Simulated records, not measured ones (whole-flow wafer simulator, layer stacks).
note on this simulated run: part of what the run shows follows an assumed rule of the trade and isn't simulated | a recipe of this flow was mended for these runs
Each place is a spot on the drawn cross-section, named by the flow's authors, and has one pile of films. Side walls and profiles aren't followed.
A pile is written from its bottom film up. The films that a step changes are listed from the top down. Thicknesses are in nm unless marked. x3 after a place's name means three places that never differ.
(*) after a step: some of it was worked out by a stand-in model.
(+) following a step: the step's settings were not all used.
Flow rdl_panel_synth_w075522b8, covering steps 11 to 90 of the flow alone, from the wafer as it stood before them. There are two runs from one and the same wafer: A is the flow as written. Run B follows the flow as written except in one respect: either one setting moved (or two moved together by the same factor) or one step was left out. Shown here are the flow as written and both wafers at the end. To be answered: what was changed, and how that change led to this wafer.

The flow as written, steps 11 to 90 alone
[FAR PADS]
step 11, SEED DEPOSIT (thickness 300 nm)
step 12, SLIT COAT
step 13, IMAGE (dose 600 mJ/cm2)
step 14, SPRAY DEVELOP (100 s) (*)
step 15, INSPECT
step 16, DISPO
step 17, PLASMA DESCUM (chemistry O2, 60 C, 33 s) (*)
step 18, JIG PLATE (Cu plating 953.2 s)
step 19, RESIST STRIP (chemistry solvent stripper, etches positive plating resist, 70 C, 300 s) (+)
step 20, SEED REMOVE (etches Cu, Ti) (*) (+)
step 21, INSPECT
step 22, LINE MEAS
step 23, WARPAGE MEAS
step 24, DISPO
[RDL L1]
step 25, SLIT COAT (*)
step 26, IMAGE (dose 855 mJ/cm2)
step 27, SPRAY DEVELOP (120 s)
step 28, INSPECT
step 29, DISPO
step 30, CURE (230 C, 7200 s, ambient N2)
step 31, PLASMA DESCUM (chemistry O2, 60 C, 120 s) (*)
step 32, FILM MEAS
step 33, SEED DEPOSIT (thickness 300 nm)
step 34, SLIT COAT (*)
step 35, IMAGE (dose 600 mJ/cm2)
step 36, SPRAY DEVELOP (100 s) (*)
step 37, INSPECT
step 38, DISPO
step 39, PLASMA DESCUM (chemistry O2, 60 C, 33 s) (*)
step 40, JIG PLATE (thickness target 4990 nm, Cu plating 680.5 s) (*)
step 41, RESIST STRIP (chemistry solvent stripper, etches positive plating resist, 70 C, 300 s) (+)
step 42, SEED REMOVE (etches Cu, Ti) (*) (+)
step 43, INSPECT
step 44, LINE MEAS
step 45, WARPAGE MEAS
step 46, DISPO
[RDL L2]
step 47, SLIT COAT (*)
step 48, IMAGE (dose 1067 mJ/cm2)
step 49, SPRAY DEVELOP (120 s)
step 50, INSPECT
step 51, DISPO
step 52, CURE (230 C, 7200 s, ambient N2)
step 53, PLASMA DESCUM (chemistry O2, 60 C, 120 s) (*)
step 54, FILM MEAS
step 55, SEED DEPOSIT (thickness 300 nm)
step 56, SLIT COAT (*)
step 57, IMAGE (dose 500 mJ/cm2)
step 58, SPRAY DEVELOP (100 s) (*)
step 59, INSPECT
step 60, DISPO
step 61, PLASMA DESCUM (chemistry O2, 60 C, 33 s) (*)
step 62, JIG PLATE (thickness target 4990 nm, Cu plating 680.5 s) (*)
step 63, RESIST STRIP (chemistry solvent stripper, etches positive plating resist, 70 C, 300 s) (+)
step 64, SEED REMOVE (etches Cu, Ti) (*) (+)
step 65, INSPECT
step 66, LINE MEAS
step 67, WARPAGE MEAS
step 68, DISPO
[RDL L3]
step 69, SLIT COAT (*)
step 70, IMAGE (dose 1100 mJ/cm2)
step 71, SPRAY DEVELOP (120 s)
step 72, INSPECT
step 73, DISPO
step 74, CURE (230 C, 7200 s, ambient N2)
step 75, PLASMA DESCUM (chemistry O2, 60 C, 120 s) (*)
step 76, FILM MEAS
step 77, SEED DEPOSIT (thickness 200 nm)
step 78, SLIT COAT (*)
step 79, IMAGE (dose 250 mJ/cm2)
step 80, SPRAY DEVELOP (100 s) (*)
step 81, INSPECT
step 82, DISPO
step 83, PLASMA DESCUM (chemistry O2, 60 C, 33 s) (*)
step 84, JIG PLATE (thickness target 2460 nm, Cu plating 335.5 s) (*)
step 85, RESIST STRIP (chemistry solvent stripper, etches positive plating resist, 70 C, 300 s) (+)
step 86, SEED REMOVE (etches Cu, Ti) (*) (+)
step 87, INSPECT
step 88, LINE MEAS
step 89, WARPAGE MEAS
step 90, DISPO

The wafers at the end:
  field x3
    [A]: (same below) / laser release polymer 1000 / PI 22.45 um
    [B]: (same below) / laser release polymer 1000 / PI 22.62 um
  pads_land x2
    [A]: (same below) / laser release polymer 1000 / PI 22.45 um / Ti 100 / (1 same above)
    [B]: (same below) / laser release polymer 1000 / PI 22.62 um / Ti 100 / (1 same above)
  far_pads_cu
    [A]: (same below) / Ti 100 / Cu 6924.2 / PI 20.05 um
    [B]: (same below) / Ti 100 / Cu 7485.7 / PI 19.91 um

The reason: step 18, JIG PLATE: Cu plating 1030 s was run, while the flow as written has Cu plating 953.2 s.

Step by step, how the change led to this:
  step 18, JIG PLATE (Cu plating 953.2 s)
      far_pads_cu, rdl_l1_land, rdl_l1_via: A +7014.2 Cu | B +7575.7 Cu
  step 25, SLIT COAT (*)
      field x3, rdl_l2_cu, rdl_l2_space and 10 more: A +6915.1 PI (new film) | B +7081.5 PI (new film)
      rdl_l1_cu: A +7354.5 PI (new film) | B +7556.3 PI (new film)
      (and at 1 other place as well)
  step 34, SLIT COAT (*)
      far_pads_cu: A +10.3 um ILINE-POS-THICK-GRADE-A (new film) | B +10.21 um ILINE-POS-THICK-GRADE-A (new film)
      rdl_l1_cu: A +12.38 um ILINE-POS-THICK-GRADE-A (new film) | B +12.42 um ILINE-POS-THICK-GRADE-A (new film)
      (and at 2 other places as well)
  step 36, SPRAY DEVELOP (100 s) (*)
      rdl_l1_cu: A -12.38 um ILINE-POS-THICK-GRADE-A (all of it) | B -12.42 um ILINE-POS-THICK-GRADE-A (all of it)
      rdl_l1_via: A -13.33 um ILINE-POS-THICK-GRADE-A (all of it) | B -13.22 um ILINE-POS-THICK-GRADE-A (all of it)
  step 41, RESIST STRIP (chemistry solvent stripper, etches positive plating resist, 70 C, 300 s) (+)
      far_pads_cu: A -10.27 um ILINE-POS-THICK-GRADE-A (all of it) | B -10.18 um ILINE-POS-THICK-GRADE-A (all of it)
      rdl_l1_space: A -12.36 um ILINE-POS-THICK-GRADE-A (all of it) | B -12.4 um ILINE-POS-THICK-GRADE-A (all of it)
  step 47, SLIT COAT (*)
      rdl_l1_space: A +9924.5 PI | B +10.02 um PI
  step 56, SLIT COAT (*)
      rdl_l1_cu: A +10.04 um ILINE-POS-THICK-GRADE-A (new film) | B +10.1 um ILINE-POS-THICK-GRADE-A (new film)
      rdl_l1_space: A +11.02 um ILINE-POS-THICK-GRADE-A (new film) | B +11.08 um ILINE-POS-THICK-GRADE-A (new film)
  step 63, RESIST STRIP (chemistry solvent stripper, etches positive plating resist, 70 C, 300 s) (+)
      rdl_l1_cu: A -10.01 um ILINE-POS-THICK-GRADE-A (all of it) | B -10.07 um ILINE-POS-THICK-GRADE-A (all of it)
      rdl_l1_space: A -10.99 um ILINE-POS-THICK-GRADE-A (all of it) | B -11.05 um ILINE-POS-THICK-GRADE-A (all of it)
